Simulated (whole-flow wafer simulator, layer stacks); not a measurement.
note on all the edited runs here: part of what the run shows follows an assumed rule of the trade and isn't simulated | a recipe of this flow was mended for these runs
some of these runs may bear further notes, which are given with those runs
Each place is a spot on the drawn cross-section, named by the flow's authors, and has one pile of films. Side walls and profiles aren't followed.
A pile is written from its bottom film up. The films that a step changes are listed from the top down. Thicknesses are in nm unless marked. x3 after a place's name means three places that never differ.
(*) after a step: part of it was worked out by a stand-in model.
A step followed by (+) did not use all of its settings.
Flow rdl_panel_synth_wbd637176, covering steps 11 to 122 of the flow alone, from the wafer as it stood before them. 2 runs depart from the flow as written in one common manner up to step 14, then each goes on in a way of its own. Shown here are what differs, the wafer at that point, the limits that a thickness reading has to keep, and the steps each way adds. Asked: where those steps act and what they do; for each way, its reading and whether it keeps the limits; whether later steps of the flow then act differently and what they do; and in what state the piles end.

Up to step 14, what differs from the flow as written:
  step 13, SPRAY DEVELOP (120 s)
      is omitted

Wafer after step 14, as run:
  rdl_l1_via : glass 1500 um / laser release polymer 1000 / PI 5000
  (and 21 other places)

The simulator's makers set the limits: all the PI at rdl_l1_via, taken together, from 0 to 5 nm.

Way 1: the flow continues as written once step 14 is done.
  The reading taken after step 14 is 5000 nm, which is outside the limits.
  Steps later in the flow that act otherwise than as written:
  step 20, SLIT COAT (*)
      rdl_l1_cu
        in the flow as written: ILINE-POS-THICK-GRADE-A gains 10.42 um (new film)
        going this way: ILINE-POS-THICK-GRADE-A gains 12 um (new film)
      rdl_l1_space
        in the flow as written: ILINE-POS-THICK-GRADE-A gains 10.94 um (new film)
        going this way: ILINE-POS-THICK-GRADE-A gains 12 um (new film)
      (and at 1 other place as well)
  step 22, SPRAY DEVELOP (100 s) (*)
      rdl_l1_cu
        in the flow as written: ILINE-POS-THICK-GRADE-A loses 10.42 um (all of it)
        going this way: ILINE-POS-THICK-GRADE-A loses 12 um (all of it)
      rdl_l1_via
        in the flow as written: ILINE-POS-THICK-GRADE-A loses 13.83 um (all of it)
        going this way: ILINE-POS-THICK-GRADE-A loses 12 um (all of it)
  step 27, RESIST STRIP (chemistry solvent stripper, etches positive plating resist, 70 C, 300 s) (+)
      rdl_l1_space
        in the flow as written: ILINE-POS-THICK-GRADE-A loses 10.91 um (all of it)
        going this way: ILINE-POS-THICK-GRADE-A loses 11.97 um (all of it)
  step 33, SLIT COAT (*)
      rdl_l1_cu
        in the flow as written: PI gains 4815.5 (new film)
        going this way: PI gains 5406.8 (new film)
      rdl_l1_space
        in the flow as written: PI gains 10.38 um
        going this way: PI gains 10.99 um
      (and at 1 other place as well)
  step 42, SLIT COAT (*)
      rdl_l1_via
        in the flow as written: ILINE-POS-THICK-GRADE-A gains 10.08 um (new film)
        going this way: ILINE-POS-THICK-GRADE-A gains 9151.1 (new film)
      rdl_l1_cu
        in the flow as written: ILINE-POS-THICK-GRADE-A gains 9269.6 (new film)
        going this way: ILINE-POS-THICK-GRADE-A gains 9750.6 (new film)
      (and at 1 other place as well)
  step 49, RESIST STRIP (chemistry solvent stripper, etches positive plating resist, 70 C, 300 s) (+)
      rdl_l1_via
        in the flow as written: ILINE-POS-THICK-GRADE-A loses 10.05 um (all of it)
        going this way: ILINE-POS-THICK-GRADE-A loses 9121.4 (all of it)
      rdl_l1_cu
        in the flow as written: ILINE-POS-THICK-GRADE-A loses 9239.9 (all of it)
        going this way: ILINE-POS-THICK-GRADE-A loses 9720.9 (all of it)
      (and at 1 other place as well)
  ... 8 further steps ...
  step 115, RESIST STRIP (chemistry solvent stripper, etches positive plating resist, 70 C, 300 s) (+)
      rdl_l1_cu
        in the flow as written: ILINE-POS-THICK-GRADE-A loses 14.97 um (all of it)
        going this way: ILINE-POS-THICK-GRADE-A loses 15.06 um (all of it)
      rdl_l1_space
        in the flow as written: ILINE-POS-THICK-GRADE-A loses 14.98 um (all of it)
        going this way: ILINE-POS-THICK-GRADE-A loses 15.07 um (all of it)
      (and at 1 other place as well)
  By the end, the piles at rdl_l1_cu, rdl_l1_space, rdl_l1_via depart from the flow's by more than 2% or 0.5 nm, whichever is larger.
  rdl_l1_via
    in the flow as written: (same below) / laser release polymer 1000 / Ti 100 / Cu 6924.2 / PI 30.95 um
    going this way: (same below) / laser release polymer 1000 / PI 5000 / Ti 100 / Cu 6924.2 / PI 27.7 um
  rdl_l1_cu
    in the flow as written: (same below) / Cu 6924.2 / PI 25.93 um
    going this way: (same below) / Cu 6924.2 / PI 27.24 um
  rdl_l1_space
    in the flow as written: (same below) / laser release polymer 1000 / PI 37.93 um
    going this way: (same below) / laser release polymer 1000 / PI 39.26 um

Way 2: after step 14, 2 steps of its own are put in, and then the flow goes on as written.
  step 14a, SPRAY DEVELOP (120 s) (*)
      rdl_l1_via
        PI loses 5000 (all of it)
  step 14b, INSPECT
      leaves every film unchanged at each place that is followed
  The reading taken after step 14b is 0 nm, which is within the limits.
  Every later step of the flow that is run acts as written at every place that is followed.
  At every place that both follow, the piles at the end match the flow's.

The limits are kept by: way 2. They are not kept by: way 1.
